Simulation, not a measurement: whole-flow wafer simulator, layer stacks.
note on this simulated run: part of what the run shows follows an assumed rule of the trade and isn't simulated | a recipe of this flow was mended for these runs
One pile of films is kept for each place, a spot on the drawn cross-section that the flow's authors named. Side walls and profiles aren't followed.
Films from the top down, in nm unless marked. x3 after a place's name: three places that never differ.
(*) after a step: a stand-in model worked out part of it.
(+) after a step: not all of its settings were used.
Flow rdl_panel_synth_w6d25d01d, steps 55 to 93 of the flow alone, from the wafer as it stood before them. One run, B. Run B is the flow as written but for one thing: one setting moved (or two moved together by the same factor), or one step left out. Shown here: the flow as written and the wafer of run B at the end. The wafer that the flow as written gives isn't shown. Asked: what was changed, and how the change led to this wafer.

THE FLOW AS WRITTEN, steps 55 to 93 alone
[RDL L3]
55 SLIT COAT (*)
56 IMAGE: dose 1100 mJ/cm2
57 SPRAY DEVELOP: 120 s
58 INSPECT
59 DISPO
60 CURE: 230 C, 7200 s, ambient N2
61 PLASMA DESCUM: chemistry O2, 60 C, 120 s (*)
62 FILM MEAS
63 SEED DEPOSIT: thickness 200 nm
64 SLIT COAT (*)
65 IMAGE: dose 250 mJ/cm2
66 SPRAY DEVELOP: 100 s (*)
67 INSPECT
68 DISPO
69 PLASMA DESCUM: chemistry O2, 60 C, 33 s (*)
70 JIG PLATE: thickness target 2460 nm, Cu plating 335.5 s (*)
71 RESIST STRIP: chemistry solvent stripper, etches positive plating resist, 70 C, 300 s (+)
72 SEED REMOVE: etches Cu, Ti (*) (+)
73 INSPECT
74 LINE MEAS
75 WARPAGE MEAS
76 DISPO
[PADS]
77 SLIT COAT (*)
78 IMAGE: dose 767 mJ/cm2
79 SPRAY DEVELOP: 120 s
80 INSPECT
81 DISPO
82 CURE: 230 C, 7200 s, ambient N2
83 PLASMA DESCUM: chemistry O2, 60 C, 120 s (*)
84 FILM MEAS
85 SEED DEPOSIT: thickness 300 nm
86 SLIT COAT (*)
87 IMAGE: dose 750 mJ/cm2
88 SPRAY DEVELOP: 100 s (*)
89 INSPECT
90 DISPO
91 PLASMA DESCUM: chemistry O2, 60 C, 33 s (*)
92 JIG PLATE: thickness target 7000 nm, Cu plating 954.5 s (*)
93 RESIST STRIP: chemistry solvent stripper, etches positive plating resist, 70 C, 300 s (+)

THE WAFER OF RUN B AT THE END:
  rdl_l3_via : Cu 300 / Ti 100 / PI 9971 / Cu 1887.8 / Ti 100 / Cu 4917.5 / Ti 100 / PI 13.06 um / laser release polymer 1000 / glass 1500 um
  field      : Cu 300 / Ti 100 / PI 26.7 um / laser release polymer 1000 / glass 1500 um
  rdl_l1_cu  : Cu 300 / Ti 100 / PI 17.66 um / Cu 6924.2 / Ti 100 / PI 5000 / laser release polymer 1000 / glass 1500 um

The cause: step 70, JIG PLATE: Cu plating 264.7 s was run, where the flow has Cu plating 335.5 s.

How the change led to this, step by step:
  70 JIG PLATE: thickness target 2460 nm, Cu plating 335.5 s (*)
      rdl_l3_cu, rdl_l3_land, rdl_l3_via, pads_land, pads_via: Cu +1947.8 (as written it would be: Cu +2468.8)
  77 SLIT COAT (*)
      rdl_l3_via: PI +9971 (new film) (as written it would be: PI +10.46 um (new film))
      field: PI +5700.1 (as written it would be: PI +5893.8)
      (and at 13 more places)
  86 SLIT COAT (*)
      rdl_l2_space: ILINE-POS-THICK-GRADE-A +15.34 um (new film) (as written it would be: ILINE-POS-THICK-GRADE-A +15.33 um (new film))
      rdl_l2_land: ILINE-POS-THICK-GRADE-A +14.61 um (new film) (as written it would be: ILINE-POS-THICK-GRADE-A +14.62 um (new film))
      (and at 9 more places)
  88 SPRAY DEVELOP: 100 s (*)
      pads_cu: ILINE-POS-THICK-GRADE-A -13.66 um (all of it) (as written it would be: ILINE-POS-THICK-GRADE-A -13.68 um (all of it))
      pads_land: ILINE-POS-THICK-GRADE-A -13.16 um (all of it) (as written it would be: ILINE-POS-THICK-GRADE-A -13.11 um (all of it))
      (and at 1 more place)
  92 JIG PLATE: thickness target 7000 nm, Cu plating 954.5 s (*)
      pads_via: Au/Ni/Cu +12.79 um (new film) (as written it would be: Au/Ni/Cu +12.72 um (new film))
  93 RESIST STRIP: chemistry solvent stripper, etches positive plating resist, 70 C, 300 s (+)
      rdl_l2_space: ILINE-POS-THICK-GRADE-A -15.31 um (all of it) (as written it would be: ILINE-POS-THICK-GRADE-A -15.3 um (all of it))
      rdl_l3_cu: ILINE-POS-THICK-GRADE-A -15.1 um (all of it) (as written it would be: ILINE-POS-THICK-GRADE-A -15.25 um (all of it))
      (and at 5 more places)
